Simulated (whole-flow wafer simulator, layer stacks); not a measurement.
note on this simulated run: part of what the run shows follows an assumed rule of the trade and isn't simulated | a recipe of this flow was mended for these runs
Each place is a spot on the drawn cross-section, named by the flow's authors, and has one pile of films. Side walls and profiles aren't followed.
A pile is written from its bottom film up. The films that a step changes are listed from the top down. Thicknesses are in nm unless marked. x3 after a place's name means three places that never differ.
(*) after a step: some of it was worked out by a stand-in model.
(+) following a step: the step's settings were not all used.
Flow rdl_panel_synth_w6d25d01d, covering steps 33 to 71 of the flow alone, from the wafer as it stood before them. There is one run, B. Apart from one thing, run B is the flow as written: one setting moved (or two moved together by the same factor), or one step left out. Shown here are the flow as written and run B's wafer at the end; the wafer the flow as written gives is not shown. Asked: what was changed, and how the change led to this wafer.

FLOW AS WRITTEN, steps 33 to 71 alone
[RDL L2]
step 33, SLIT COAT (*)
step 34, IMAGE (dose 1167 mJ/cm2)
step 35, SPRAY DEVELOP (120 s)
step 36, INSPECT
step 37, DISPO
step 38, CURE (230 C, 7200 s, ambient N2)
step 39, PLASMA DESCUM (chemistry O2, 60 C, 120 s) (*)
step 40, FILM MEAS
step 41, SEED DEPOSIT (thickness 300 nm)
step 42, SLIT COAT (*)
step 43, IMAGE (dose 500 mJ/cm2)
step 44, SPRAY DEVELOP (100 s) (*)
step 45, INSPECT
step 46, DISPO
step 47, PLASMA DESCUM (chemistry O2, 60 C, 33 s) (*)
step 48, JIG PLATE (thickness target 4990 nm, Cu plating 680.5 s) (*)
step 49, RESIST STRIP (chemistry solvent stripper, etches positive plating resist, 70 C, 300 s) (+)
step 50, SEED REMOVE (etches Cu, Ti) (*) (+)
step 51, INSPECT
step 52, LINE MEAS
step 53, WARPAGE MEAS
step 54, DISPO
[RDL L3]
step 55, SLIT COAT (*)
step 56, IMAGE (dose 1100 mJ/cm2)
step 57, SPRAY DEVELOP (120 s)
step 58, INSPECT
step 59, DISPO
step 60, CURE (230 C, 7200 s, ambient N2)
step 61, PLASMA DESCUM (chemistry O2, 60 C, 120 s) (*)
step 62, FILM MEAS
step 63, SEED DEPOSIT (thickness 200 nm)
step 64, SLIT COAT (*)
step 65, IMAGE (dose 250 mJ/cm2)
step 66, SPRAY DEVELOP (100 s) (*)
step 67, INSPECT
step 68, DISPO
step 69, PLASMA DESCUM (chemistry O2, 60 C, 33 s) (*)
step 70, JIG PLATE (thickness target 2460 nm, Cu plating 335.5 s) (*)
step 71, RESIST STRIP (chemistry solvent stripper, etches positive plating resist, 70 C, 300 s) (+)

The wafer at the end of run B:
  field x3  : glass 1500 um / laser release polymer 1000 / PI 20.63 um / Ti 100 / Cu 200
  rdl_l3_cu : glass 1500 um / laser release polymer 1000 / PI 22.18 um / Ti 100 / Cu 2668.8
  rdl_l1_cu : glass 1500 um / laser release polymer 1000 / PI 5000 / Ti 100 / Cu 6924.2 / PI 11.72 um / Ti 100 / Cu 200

What caused this: step 48, JIG PLATE: Cu plating 521.3 s was run, whereas the flow has Cu plating 680.5 s.

How this came from the change, step by step:
  step 48, JIG PLATE (thickness target 4990 nm, Cu plating 680.5 s) (*)
      rdl_l2_cu, rdl_l2_land, rdl_l2_via, rdl_l2_rim, rdl_l3_land, rdl_l3_via: Cu gains 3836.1 (it would be, as written: Cu gains 5007.5)
  step 55, SLIT COAT (*)
      rdl_l2_space: PI gains 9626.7 (it would be, as written: PI gains 10.58 um)
      field x3, pads_land x2: PI gains 7572.4 (it would be, as written: PI gains 7936.4)
      (as well as at 9 more places)
  step 64, SLIT COAT (*)
      rdl_l2_space: ILINE-POS-THICK-GRADE-A gains 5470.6 (new film) (it would be, as written: ILINE-POS-THICK-GRADE-A gains 5624.6 (new film))
      rdl_l1_rim: ILINE-POS-THICK-GRADE-A gains 4901.8 (new film) (it would be, as written: ILINE-POS-THICK-GRADE-A gains 5077.5 (new film))
      (as well as at 3 more places)
  step 66, SPRAY DEVELOP (100 s) (*)
      rdl_l3_land: ILINE-POS-THICK-GRADE-A loses 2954 (all of it) (it would be, as written: ILINE-POS-THICK-GRADE-A loses 2880.1 (all of it))
  step 71, RESIST STRIP (chemistry solvent stripper, etches positive plating resist, 70 C, 300 s) (+)
      rdl_l2_space: ILINE-POS-THICK-GRADE-A loses 5440.9 (all of it) (it would be, as written: ILINE-POS-THICK-GRADE-A loses 5594.9 (all of it))
      rdl_l1_rim: ILINE-POS-THICK-GRADE-A loses 4872.1 (all of it) (it would be, as written: ILINE-POS-THICK-GRADE-A loses 5047.8 (all of it))
      (as well as at 2 more places)
